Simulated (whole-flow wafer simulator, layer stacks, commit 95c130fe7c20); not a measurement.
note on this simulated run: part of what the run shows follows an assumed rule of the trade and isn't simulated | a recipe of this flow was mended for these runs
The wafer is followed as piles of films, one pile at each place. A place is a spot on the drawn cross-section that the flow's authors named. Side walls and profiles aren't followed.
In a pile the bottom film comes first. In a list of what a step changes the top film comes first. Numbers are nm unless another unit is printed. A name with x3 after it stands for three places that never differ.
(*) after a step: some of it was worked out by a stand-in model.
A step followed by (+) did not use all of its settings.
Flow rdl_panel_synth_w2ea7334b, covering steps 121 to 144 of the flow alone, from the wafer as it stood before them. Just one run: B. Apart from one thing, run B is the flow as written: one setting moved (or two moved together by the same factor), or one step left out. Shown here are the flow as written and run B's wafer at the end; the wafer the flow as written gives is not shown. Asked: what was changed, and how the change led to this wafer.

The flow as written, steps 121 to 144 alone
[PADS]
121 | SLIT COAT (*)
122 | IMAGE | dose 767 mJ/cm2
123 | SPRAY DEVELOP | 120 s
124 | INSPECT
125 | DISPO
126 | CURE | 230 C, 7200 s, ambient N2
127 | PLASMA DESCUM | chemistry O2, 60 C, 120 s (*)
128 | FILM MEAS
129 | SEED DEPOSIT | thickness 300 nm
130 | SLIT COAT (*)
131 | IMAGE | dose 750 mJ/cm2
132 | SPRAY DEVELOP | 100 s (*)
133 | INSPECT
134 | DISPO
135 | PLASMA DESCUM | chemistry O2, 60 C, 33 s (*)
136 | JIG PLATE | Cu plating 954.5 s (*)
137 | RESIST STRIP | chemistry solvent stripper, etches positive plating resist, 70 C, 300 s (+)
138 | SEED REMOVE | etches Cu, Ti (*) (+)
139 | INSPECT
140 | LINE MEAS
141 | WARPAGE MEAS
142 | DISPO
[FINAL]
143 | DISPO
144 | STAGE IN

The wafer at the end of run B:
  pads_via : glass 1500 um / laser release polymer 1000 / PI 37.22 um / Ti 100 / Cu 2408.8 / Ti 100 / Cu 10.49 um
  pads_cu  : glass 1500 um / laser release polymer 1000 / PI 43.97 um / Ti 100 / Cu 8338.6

The reason: step 136, JIG PLATE: Cu plating 1145 s was run, though the flow has Cu plating 954.5 s.

The path from the change to this, step by step:
  136 | JIG PLATE | Cu plating 954.5 s (*)
      pads_via: Cu gains 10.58 um (it would be, as written: Cu gains 8307.4)
      pads_cu, pads_land: Cu gains 8428.6 (it would be, as written: Cu gains 7023.8)
